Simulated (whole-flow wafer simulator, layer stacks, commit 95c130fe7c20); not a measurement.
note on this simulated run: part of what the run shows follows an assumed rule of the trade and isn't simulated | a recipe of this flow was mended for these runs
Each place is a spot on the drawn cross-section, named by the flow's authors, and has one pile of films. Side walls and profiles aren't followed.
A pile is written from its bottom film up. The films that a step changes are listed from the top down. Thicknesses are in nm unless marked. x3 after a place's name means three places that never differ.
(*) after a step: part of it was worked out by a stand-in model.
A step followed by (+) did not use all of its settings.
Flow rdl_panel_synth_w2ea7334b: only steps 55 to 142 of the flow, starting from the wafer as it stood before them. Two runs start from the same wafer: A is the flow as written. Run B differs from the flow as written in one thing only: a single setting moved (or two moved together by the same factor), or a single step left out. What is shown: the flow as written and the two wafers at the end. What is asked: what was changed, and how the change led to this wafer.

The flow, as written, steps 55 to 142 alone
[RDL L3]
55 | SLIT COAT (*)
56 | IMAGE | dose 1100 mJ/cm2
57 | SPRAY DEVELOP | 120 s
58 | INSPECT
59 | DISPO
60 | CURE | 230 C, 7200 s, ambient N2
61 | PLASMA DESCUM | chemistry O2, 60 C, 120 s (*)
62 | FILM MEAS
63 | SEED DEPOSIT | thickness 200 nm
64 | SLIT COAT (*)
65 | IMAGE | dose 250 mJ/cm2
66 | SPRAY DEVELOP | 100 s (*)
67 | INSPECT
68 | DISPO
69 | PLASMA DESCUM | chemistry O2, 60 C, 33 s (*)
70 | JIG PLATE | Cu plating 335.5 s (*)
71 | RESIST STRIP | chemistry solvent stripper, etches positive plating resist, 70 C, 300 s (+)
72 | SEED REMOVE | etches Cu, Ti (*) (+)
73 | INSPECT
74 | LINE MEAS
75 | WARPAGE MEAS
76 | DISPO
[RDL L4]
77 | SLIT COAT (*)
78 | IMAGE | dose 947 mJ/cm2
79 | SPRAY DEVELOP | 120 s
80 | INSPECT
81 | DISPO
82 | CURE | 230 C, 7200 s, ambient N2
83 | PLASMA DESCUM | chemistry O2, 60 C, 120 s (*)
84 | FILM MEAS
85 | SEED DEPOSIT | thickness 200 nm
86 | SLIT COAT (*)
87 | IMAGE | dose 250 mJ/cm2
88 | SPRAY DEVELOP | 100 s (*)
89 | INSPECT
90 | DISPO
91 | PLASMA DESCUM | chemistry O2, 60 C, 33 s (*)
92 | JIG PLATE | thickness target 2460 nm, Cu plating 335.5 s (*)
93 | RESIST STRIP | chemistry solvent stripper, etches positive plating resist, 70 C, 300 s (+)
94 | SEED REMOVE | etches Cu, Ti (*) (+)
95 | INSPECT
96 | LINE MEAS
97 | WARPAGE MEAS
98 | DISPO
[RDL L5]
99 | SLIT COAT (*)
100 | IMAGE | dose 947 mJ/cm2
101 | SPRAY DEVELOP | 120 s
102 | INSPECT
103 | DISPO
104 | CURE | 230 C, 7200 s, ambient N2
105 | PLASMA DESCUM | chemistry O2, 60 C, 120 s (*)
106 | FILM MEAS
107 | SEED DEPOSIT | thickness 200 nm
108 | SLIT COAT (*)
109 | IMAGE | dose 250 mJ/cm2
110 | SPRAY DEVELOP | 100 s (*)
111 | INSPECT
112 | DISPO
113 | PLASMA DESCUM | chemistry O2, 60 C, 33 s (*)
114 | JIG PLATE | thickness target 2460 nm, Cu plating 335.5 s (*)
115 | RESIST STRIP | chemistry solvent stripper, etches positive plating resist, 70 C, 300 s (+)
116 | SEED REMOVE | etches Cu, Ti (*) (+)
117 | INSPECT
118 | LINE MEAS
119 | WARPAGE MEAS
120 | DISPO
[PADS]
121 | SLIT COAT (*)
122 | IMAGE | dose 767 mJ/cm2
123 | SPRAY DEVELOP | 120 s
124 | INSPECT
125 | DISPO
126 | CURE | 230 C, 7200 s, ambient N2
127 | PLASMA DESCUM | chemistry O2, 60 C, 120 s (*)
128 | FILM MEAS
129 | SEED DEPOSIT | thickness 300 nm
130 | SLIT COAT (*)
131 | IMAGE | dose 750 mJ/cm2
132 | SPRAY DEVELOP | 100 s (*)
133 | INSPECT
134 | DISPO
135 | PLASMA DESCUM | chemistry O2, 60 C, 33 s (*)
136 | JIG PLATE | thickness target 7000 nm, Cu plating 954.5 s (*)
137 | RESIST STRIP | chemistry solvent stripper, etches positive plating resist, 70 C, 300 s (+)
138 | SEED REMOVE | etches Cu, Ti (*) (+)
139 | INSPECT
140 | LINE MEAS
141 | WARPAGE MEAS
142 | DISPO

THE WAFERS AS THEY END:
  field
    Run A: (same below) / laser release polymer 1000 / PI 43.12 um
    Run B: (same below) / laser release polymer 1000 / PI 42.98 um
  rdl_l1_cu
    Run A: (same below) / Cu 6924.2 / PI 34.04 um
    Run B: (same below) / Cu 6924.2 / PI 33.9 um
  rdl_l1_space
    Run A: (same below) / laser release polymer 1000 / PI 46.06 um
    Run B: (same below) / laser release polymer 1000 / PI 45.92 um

What caused this: step 70, JIG PLATE: Cu plating 308.7 s was run, while the flow as written has Cu plating 335.5 s.

Step by step, how the change led to this:
  70 | JIG PLATE | Cu plating 335.5 s (*)
      rdl_l3_cu, rdl_l3_land, rdl_l3_via, rdl_l4_land, rdl_l4_via: A Cu gains 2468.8 | B Cu gains 2271.6
  77 | SLIT COAT (*)
      rdl_l3_space: A PI gains 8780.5 | B PI gains 8589
      rdl_l2_rim: A PI gains 8037.4 | B PI gains 7802.1
      (also at 2 further places)
  99 | SLIT COAT (*)
      rdl_l4_via: A PI gains 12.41 um (new film) | B PI gains 12.43 um (new film)
  130 | SLIT COAT (*)
      rdl_l2_cu, rdl_l2_space: A ILINE-POS-THICK-GRADE-A gains 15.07 um (new film) | B ILINE-POS-THICK-GRADE-A gains 15.08 um (new film)
      rdl_l2_rim: A ILINE-POS-THICK-GRADE-A gains 14.97 um (new film) | B ILINE-POS-THICK-GRADE-A gains 14.98 um (new film)
      (also at 2 further places)
  137 | RESIST STRIP | chemistry solvent stripper, etches positive plating resist, 70 C, 300 s (+)
      rdl_l2_rim: A ILINE-POS-THICK-GRADE-A loses 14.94 um (all of it) | B ILINE-POS-THICK-GRADE-A loses 14.95 um (all of it)
      rdl_l3_land: A ILINE-POS-THICK-GRADE-A loses 14.92 um (all of it) | B ILINE-POS-THICK-GRADE-A loses 14.93 um (all of it)
      (also at 1 further place)
